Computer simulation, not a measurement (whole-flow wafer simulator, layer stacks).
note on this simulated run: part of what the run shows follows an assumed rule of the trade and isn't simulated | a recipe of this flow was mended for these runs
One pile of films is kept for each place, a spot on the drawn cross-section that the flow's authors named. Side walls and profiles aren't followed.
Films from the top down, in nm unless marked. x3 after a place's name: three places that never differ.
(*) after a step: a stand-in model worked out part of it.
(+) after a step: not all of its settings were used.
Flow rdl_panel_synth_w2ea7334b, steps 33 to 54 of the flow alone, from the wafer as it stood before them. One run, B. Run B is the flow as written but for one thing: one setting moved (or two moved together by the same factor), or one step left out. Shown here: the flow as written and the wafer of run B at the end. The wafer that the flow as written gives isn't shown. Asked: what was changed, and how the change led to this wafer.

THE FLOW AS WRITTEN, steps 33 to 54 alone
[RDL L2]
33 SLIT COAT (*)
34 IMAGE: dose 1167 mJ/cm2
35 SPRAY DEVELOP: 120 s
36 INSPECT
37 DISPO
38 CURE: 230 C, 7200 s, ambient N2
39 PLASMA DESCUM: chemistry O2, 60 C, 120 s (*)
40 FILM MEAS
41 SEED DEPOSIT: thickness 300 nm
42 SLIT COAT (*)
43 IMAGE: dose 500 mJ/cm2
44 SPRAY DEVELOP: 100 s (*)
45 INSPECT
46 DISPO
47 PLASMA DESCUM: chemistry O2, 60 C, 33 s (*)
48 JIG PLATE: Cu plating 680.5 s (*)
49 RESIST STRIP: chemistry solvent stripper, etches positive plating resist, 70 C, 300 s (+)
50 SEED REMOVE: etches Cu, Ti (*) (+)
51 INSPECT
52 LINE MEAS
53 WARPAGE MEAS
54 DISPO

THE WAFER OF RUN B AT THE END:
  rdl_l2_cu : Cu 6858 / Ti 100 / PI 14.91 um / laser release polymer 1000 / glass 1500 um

The cause: step 48, JIG PLATE: Cu plating 944.2 s was run, where the flow has Cu plating 680.5 s.

How the change led to this, step by step:
  48 JIG PLATE: Cu plating 680.5 s (*)
      rdl_l2_cu, rdl_l2_land, rdl_l2_via, rdl_l2_rim x3: Cu +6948 (as written it would be: Cu +5007.5)
